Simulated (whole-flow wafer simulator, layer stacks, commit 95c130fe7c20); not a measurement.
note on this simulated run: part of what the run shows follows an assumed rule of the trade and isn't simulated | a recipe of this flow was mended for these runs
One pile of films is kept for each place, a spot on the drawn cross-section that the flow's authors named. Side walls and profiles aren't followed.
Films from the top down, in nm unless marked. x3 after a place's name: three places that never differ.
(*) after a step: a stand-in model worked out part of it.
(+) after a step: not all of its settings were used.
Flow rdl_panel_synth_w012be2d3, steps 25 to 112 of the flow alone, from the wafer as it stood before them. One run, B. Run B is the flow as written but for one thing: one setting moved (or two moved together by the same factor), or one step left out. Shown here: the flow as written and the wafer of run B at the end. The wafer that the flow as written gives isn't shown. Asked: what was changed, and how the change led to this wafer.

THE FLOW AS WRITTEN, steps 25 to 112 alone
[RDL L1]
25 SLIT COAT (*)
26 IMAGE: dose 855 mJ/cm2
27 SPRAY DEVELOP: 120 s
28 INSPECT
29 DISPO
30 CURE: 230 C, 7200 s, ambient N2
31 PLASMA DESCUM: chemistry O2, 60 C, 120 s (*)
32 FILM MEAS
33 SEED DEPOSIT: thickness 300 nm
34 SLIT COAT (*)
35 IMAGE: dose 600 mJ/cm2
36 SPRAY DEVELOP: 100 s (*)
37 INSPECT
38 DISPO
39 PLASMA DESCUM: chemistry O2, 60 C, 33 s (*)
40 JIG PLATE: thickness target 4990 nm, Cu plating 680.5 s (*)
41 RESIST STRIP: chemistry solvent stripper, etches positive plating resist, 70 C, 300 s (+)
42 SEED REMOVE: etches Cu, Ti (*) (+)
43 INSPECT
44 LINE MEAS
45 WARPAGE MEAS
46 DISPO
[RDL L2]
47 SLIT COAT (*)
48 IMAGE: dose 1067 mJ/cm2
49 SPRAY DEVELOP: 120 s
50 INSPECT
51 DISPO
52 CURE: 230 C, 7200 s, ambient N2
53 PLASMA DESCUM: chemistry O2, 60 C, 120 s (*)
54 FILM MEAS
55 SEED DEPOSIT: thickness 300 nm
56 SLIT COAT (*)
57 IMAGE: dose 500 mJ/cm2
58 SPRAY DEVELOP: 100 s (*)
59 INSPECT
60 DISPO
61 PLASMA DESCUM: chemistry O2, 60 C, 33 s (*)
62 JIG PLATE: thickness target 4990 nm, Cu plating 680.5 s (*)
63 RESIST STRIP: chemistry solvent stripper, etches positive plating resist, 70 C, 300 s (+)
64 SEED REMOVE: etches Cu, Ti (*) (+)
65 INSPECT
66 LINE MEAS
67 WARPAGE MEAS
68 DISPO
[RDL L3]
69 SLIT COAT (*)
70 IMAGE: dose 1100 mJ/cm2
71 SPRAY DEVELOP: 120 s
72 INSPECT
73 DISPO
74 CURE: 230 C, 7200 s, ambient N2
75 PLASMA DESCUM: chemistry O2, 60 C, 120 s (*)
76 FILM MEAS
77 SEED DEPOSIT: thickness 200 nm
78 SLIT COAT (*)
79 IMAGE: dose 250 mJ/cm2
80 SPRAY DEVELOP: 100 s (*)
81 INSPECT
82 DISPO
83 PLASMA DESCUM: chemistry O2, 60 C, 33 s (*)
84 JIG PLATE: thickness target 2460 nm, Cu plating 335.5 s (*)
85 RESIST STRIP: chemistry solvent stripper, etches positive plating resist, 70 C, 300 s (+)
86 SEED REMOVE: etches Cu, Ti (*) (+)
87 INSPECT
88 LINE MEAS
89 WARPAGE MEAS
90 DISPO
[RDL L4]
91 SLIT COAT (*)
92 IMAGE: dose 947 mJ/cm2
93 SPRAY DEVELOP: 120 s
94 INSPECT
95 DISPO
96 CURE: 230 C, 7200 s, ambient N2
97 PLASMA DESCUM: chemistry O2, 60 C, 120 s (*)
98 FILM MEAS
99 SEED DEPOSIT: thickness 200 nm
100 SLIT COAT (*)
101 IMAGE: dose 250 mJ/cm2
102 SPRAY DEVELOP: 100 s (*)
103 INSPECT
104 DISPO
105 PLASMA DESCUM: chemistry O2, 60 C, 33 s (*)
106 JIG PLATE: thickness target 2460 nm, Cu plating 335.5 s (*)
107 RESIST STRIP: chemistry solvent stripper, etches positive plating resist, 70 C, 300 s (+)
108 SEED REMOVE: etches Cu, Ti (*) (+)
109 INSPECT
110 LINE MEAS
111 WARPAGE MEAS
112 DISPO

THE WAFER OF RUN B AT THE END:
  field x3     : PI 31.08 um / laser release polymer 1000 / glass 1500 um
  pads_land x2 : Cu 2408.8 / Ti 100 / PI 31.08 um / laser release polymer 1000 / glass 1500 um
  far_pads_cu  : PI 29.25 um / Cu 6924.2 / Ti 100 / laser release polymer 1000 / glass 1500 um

The cause: step 40, JIG PLATE: Cu plating 986.7 s was run, where the flow has Cu plating 680.5 s.

How the change led to this, step by step:
  40 JIG PLATE: thickness target 4990 nm, Cu plating 680.5 s (*)
      rdl_l1_cu, rdl_l1_land, rdl_l1_via, rdl_l1_rim, rdl_l2_land, rdl_l2_via: Cu +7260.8 (as written it would be: Cu +5007.5)
  47 SLIT COAT (*)
      rdl_l2_cu, rdl_l2_space: PI +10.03 um (as written it would be: PI +8899.9)
      rdl_l1_space: PI +10.95 um (as written it would be: PI +9924.5)
      (and at 18 more places)
  56 SLIT COAT (*)
      rdl_l2_cu, rdl_l2_space: ILINE-POS-THICK-GRADE-A +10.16 um (new film) (as written it would be: ILINE-POS-THICK-GRADE-A +9884.2 (new film))
      far_pads_cu: ILINE-POS-THICK-GRADE-A +10.18 um (new film) (as written it would be: ILINE-POS-THICK-GRADE-A +9933.1 (new film))
      (and at 6 more places)
  58 SPRAY DEVELOP: 100 s (*)
      rdl_l2_cu: ILINE-POS-THICK-GRADE-A -10.16 um (all of it) (as written it would be: ILINE-POS-THICK-GRADE-A -9884.2 (all of it))
      rdl_l2_land: ILINE-POS-THICK-GRADE-A -7106.9 (all of it) (as written it would be: ILINE-POS-THICK-GRADE-A -7416.3 (all of it))
      (and at 1 more place)
  63 RESIST STRIP: chemistry solvent stripper, etches positive plating resist, 70 C, 300 s (+)
      far_pads_cu: ILINE-POS-THICK-GRADE-A -10.15 um (all of it) (as written it would be: ILINE-POS-THICK-GRADE-A -9903.4 (all of it))
      rdl_l1_cu: ILINE-POS-THICK-GRADE-A -9777.2 (all of it) (as written it would be: ILINE-POS-THICK-GRADE-A -10.01 um (all of it))
      (and at 4 more places)
  69 SLIT COAT (*)
      far_pads_cu: PI +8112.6 (as written it would be: PI +7887)
      rdl_l1_cu: PI +7681.6 (as written it would be: PI +7912.4)
      (and at 7 more places)
  78 SLIT COAT (*)
      rdl_l1_land: ILINE-POS-THICK-GRADE-A +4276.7 (new film) (as written it would be: ILINE-POS-THICK-GRADE-A +4415.5 (new film))
      rdl_l1_via: ILINE-POS-THICK-GRADE-A +4370.2 (new film) (as written it would be: ILINE-POS-THICK-GRADE-A +4607.1 (new film))
      (and at 3 more places)
  85 RESIST STRIP: chemistry solvent stripper, etches positive plating resist, 70 C, 300 s (+)
      rdl_l1_land: ILINE-POS-THICK-GRADE-A -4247 (all of it) (as written it would be: ILINE-POS-THICK-GRADE-A -4385.8 (all of it))
      rdl_l1_via: ILINE-POS-THICK-GRADE-A -4340.5 (all of it) (as written it would be: ILINE-POS-THICK-GRADE-A -4577.4 (all of it))
      (and at 3 more places)
  91 SLIT COAT (*)
      rdl_l1_land: PI +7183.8 (as written it would be: PI +7366.4)
      rdl_l1_via: PI +7322.6 (as written it would be: PI +7590)
  100 SLIT COAT (*)
      rdl_l1_via: ILINE-POS-THICK-GRADE-A +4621 (new film) (as written it would be: ILINE-POS-THICK-GRADE-A +4748.8 (new film))
  107 RESIST STRIP: chemistry solvent stripper, etches positive plating resist, 70 C, 300 s (+)
      rdl_l1_via: ILINE-POS-THICK-GRADE-A -4591.3 (all of it) (as written it would be: ILINE-POS-THICK-GRADE-A -4719.1 (all of it))
